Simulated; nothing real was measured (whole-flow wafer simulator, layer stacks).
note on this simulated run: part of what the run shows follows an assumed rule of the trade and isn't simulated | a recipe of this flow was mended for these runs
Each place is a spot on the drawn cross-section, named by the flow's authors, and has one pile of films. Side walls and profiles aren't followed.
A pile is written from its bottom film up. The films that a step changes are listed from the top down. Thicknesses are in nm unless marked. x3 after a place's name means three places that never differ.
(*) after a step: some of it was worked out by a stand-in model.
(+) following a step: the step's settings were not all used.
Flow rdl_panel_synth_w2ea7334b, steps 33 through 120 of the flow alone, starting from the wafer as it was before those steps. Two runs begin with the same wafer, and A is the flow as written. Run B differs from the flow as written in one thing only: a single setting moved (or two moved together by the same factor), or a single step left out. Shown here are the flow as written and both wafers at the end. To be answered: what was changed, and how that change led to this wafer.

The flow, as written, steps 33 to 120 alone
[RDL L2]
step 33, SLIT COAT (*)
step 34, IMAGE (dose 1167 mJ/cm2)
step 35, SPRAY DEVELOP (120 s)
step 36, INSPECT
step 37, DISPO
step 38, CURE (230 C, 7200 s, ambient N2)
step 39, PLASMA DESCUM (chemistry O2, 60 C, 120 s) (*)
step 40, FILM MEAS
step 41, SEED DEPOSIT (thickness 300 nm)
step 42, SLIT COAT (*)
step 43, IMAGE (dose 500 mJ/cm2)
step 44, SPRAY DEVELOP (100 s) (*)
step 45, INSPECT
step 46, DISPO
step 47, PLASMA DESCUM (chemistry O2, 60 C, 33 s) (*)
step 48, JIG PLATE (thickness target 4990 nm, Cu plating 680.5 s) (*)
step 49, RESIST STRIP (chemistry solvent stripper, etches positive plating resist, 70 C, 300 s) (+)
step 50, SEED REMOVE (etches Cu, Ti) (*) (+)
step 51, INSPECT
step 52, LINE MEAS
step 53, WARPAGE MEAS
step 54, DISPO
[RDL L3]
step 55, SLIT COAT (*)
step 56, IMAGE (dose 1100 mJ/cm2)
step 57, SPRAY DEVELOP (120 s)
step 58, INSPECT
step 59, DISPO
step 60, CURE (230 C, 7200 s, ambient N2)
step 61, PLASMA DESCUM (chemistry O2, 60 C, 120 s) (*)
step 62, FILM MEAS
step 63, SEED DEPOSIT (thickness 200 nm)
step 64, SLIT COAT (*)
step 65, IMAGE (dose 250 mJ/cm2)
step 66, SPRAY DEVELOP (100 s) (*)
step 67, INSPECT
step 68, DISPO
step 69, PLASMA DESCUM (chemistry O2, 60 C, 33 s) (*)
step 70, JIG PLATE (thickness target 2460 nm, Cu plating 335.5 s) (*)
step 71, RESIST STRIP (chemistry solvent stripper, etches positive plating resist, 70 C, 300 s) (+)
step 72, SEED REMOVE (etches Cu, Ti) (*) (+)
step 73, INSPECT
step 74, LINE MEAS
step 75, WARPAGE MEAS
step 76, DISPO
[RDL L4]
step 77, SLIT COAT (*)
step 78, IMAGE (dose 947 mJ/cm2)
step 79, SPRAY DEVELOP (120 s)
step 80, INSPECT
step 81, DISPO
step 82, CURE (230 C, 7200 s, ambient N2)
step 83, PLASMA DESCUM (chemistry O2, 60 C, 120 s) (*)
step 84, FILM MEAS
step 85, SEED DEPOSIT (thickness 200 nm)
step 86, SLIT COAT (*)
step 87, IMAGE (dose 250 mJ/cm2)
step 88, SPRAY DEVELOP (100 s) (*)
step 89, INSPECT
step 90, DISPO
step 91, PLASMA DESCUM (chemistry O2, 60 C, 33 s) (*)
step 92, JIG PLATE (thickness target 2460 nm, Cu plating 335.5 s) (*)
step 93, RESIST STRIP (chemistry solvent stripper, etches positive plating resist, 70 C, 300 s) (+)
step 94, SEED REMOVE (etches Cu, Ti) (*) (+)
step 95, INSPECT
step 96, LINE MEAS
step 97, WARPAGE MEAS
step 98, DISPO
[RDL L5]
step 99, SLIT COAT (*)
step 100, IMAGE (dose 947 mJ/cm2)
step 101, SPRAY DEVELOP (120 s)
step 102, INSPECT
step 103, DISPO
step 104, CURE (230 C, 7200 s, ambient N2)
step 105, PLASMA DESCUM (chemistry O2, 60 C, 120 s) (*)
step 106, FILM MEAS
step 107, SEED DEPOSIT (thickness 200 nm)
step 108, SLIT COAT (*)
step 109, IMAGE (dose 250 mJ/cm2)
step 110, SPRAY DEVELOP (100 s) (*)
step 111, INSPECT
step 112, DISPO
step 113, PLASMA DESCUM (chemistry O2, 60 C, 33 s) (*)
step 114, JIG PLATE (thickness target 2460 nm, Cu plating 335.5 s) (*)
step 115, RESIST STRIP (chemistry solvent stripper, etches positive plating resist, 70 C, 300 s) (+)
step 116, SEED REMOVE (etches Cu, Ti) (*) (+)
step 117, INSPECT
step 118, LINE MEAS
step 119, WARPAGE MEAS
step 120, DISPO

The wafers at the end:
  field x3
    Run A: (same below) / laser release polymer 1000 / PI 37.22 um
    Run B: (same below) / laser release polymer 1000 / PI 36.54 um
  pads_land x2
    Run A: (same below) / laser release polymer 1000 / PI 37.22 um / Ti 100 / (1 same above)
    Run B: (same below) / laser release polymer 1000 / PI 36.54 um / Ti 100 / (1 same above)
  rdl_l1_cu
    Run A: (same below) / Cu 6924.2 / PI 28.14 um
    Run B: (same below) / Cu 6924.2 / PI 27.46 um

The reason: step 48, JIG PLATE: Cu plating 374.3 s was run, whereas the flow has Cu plating 680.5 s.

How this came from the change, step by step:
  step 48, JIG PLATE (thickness target 4990 nm, Cu plating 680.5 s) (*)
      rdl_l2_cu, rdl_l2_land, rdl_l2_via, rdl_l2_rim, rdl_l3_land, rdl_l3_via: A Cu gains 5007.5 | B Cu gains 2754.3
  step 55, SLIT COAT (*)
      rdl_l2_space: A PI gains 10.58 um | B PI gains 8772.7
      rdl_l2_via: A PI gains 10.74 um (new film) | B PI gains 9601.5 (new film)
      (as well as at 22 more places)
  step 64, SLIT COAT (*)
      rdl_l2_cu: A ILINE-POS-THICK-GRADE-A gains 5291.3 (new film) | B ILINE-POS-THICK-GRADE-A gains 5139.3 (new film)
      rdl_l2_space: A ILINE-POS-THICK-GRADE-A gains 5624.6 (new film) | B ILINE-POS-THICK-GRADE-A gains 5332.6 (new film)
      (as well as at 7 more places)
  step 66, SPRAY DEVELOP (100 s) (*)
      rdl_l3_cu: A ILINE-POS-THICK-GRADE-A loses 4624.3 (all of it) | B ILINE-POS-THICK-GRADE-A loses 4459.4 (all of it)
      rdl_l3_land: A ILINE-POS-THICK-GRADE-A loses 2880.1 (all of it) | B ILINE-POS-THICK-GRADE-A loses 3033.3 (all of it)
      (as well as at 1 more place)
  step 71, RESIST STRIP (chemistry solvent stripper, etches positive plating resist, 70 C, 300 s) (+)
      rdl_l2_cu: A ILINE-POS-THICK-GRADE-A loses 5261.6 (all of it) | B ILINE-POS-THICK-GRADE-A loses 5109.6 (all of it)
      rdl_l2_space: A ILINE-POS-THICK-GRADE-A loses 5594.9 (all of it) | B ILINE-POS-THICK-GRADE-A loses 5302.9 (all of it)
      (as well as at 4 more places)
  step 77, SLIT COAT (*)
      rdl_l2_space: A PI gains 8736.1 | B PI gains 8443.6
      rdl_l1_rim: A PI gains 8189.4 | B PI gains 7838.1
      (as well as at 5 more places)
  step 86, SLIT COAT (*)
      rdl_l2_cu: A ILINE-POS-THICK-GRADE-A gains 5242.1 (new film) | B ILINE-POS-THICK-GRADE-A gains 5115.6 (new film)
      rdl_l2_space: A ILINE-POS-THICK-GRADE-A gains 5237.3 (new film) | B ILINE-POS-THICK-GRADE-A gains 5112.9 (new film)
      (as well as at 2 more places)
  step 93, RESIST STRIP (chemistry solvent stripper, etches positive plating resist, 70 C, 300 s) (+)
      rdl_l2_cu: A ILINE-POS-THICK-GRADE-A loses 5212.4 (all of it) | B ILINE-POS-THICK-GRADE-A loses 5085.9 (all of it)
      rdl_l2_space: A ILINE-POS-THICK-GRADE-A loses 5207.6 (all of it) | B ILINE-POS-THICK-GRADE-A loses 5083.2 (all of it)
      (as well as at 2 more places)
  step 99, SLIT COAT (*)
      rdl_l2_via: A PI gains 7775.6 | B PI gains 8023.3
  step 108, SLIT COAT (*)
      rdl_l2_via: A ILINE-POS-THICK-GRADE-A gains 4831 (new film) | B ILINE-POS-THICK-GRADE-A gains 4937.1 (new film)
  step 115, RESIST STRIP (chemistry solvent stripper, etches positive plating resist, 70 C, 300 s) (+)
      rdl_l2_via: A ILINE-POS-THICK-GRADE-A loses 4801.3 (all of it) | B ILINE-POS-THICK-GRADE-A loses 4907.4 (all of it)
